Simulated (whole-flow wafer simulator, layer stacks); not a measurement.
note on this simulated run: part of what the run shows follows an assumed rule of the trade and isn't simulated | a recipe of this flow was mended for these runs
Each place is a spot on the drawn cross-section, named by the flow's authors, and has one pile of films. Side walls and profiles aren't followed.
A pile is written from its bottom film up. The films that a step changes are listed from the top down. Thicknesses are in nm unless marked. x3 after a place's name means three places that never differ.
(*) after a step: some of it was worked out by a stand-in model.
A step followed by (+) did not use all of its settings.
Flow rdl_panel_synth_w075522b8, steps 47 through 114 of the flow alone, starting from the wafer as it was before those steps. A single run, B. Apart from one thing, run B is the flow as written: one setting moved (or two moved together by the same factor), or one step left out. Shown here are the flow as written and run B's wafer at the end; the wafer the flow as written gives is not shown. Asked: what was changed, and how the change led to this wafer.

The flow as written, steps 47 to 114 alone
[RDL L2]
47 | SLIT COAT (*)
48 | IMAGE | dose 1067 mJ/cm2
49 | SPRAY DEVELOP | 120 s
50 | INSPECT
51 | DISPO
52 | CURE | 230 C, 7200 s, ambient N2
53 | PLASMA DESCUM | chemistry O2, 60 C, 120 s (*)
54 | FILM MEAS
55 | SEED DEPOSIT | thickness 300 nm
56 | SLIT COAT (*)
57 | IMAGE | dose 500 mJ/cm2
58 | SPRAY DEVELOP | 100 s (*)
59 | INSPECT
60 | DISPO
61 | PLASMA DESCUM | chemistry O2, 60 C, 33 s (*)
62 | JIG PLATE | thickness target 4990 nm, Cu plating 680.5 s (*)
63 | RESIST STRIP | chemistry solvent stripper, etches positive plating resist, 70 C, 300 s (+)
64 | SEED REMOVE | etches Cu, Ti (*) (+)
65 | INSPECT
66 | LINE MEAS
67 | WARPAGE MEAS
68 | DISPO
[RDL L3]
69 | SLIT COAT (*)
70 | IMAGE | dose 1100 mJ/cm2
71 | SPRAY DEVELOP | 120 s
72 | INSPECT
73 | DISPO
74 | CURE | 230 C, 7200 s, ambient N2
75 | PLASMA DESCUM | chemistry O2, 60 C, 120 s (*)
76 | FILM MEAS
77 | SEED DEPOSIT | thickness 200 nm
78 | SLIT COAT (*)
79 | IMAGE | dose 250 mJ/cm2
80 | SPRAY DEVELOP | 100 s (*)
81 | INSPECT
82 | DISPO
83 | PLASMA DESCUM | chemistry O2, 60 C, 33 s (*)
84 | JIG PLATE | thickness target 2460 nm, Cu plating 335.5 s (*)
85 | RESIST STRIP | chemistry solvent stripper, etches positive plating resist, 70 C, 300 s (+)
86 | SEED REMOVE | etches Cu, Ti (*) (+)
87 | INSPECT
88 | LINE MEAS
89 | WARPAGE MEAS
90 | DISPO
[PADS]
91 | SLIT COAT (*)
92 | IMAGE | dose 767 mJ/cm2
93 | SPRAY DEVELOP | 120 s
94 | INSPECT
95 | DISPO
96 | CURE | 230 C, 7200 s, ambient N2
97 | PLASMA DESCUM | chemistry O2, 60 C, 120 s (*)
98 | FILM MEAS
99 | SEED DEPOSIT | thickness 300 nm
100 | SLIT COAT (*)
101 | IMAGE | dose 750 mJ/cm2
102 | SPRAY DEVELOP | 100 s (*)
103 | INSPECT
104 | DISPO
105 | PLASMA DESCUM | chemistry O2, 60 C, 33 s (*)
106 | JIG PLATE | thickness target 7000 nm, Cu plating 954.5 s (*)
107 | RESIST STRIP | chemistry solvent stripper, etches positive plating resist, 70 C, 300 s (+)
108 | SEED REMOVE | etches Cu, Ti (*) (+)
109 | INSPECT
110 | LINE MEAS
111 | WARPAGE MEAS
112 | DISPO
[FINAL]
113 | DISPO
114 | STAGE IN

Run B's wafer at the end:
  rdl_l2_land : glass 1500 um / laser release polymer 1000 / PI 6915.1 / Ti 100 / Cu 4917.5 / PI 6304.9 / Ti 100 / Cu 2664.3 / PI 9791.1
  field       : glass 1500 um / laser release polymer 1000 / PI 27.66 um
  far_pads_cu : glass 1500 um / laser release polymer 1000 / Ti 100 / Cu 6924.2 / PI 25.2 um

What caused this: step 62, JIG PLATE: Cu plating 374.3 s was run, whereas the flow has Cu plating 680.5 s.

The path from the change to this, step by step:
  62 | JIG PLATE | thickness target 4990 nm, Cu plating 680.5 s (*)
      rdl_l2_cu, rdl_l2_land, rdl_l2_via, rdl_l2_rim, rdl_l3_land, rdl_l3_via: Cu gains 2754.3 (it would be, as written: Cu gains 5007.5)
  69 | SLIT COAT (*)
      rdl_l2_space: PI gains 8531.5 (it would be, as written: PI gains 10.31 um)
      rdl_l2_via: PI gains 9876.5 (new film) (it would be, as written: PI gains 11.04 um (new film))
      (as well as at 16 more places)
  78 | SLIT COAT (*)
      rdl_l2_cu: ILINE-POS-THICK-GRADE-A gains 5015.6 (new film) (it would be, as written: ILINE-POS-THICK-GRADE-A gains 5163.2 (new film))
      rdl_l2_space: ILINE-POS-THICK-GRADE-A gains 5224.4 (new film) (it would be, as written: ILINE-POS-THICK-GRADE-A gains 5535.4 (new film))
      (as well as at 7 more places)
  80 | SPRAY DEVELOP | 100 s (*)
      rdl_l3_cu: ILINE-POS-THICK-GRADE-A loses 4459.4 (all of it) (it would be, as written: ILINE-POS-THICK-GRADE-A loses 4624.3 (all of it))
      rdl_l3_land: ILINE-POS-THICK-GRADE-A loses 3033.3 (all of it) (it would be, as written: ILINE-POS-THICK-GRADE-A loses 2880.1 (all of it))
      (as well as at 1 more place)
  85 | RESIST STRIP | chemistry solvent stripper, etches positive plating resist, 70 C, 300 s (+)
      rdl_l2_cu: ILINE-POS-THICK-GRADE-A loses 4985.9 (all of it) (it would be, as written: ILINE-POS-THICK-GRADE-A loses 5133.5 (all of it))
      rdl_l2_space: ILINE-POS-THICK-GRADE-A loses 5194.7 (all of it) (it would be, as written: ILINE-POS-THICK-GRADE-A loses 5505.7 (all of it))
      (as well as at 4 more places)
  91 | SLIT COAT (*)
      rdl_l2_space: PI gains 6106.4 (it would be, as written: PI gains 6391.4)
      rdl_l1_rim: PI gains 5683 (it would be, as written: PI gains 5990.4)
      (as well as at 6 more places)
  100 | SLIT COAT (*)
      far_pads_cu: ILINE-POS-THICK-GRADE-A gains 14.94 um (new film) (it would be, as written: ILINE-POS-THICK-GRADE-A gains 14.95 um (new film))
      rdl_l1_space: ILINE-POS-THICK-GRADE-A gains 15.29 um (new film) (it would be, as written: ILINE-POS-THICK-GRADE-A gains 15.28 um (new film))
      (as well as at 11 more places)
  107 | RESIST STRIP | chemistry solvent stripper, etches positive plating resist, 70 C, 300 s (+)
      rdl_l1_space: ILINE-POS-THICK-GRADE-A loses 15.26 um (all of it) (it would be, as written: ILINE-POS-THICK-GRADE-A loses 15.25 um (all of it))
      rdl_l1_land: ILINE-POS-THICK-GRADE-A loses 14.63 um (all of it) (it would be, as written: ILINE-POS-THICK-GRADE-A loses 14.64 um (all of it))
      (as well as at 11 more places)
